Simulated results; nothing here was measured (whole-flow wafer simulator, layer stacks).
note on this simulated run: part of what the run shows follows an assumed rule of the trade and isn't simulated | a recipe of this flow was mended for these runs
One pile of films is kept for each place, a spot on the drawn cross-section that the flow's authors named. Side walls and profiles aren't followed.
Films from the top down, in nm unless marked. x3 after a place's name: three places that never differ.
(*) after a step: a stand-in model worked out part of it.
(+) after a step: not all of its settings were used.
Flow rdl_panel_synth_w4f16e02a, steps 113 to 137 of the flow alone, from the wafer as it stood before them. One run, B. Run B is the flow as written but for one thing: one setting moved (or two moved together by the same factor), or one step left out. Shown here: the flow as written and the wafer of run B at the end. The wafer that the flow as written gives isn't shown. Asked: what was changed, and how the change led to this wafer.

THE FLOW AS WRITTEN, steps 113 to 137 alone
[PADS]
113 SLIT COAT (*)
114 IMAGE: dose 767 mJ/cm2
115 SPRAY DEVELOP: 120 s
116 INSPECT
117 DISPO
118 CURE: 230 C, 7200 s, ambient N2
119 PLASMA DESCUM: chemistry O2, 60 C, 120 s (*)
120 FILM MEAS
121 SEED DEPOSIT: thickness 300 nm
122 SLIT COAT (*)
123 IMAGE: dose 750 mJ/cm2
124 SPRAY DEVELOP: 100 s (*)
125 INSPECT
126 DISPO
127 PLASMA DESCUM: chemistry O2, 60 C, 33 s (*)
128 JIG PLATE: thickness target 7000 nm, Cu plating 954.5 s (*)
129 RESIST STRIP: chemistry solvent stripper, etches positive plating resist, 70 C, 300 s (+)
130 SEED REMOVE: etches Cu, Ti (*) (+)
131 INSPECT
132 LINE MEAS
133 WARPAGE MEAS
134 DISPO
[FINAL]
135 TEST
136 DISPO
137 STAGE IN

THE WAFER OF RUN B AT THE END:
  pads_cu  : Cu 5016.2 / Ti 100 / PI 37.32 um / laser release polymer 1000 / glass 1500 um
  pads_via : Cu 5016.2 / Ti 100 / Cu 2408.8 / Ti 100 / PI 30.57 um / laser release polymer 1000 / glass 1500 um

The cause: step 128, JIG PLATE: Cu plating 693.9 s was run, where the flow has Cu plating 954.5 s.

How the change led to this, step by step:
  128 JIG PLATE: thickness target 7000 nm, Cu plating 954.5 s (*)
      pads_cu, pads_land: Cu +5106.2 (as written it would be: Cu +7023.8)
      pads_via: Cu +5106.2 (as written it would be: Cu +8307.4)
